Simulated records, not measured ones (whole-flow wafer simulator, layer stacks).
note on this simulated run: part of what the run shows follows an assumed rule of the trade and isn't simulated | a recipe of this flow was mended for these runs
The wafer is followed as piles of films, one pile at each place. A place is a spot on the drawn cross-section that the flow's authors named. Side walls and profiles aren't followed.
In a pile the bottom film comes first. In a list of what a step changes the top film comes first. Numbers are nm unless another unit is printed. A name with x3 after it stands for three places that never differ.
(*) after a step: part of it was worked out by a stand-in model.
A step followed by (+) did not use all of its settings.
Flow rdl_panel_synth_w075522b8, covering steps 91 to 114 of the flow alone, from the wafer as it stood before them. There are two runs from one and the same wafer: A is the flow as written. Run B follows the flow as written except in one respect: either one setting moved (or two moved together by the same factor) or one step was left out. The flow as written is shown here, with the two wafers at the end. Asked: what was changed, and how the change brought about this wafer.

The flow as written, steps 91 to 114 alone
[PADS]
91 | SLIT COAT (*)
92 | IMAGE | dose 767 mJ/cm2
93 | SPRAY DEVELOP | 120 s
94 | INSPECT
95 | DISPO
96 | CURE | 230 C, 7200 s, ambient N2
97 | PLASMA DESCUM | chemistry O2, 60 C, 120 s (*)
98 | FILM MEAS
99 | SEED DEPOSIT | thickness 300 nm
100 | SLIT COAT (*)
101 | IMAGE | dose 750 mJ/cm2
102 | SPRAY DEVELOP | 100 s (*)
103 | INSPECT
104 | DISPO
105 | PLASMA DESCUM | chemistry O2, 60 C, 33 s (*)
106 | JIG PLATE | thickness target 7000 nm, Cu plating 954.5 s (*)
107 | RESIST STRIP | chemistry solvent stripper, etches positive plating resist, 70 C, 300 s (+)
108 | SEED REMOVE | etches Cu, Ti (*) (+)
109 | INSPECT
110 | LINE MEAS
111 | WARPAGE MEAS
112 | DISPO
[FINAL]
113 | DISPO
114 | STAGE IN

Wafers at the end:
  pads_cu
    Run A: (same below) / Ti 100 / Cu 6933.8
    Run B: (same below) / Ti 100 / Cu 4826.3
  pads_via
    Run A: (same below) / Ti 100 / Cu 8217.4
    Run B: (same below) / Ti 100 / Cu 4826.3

What caused this: step 106, JIG PLATE: Cu plating 668.1 s was run, though the flow has Cu plating 954.5 s.

The path from the change to this, step by step:
  106 | JIG PLATE | thickness target 7000 nm, Cu plating 954.5 s (*)
      pads_cu, pads_land: A +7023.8 Cu | B +4916.3 Cu
      pads_via: A +8307.4 Cu | B +4916.3 Cu
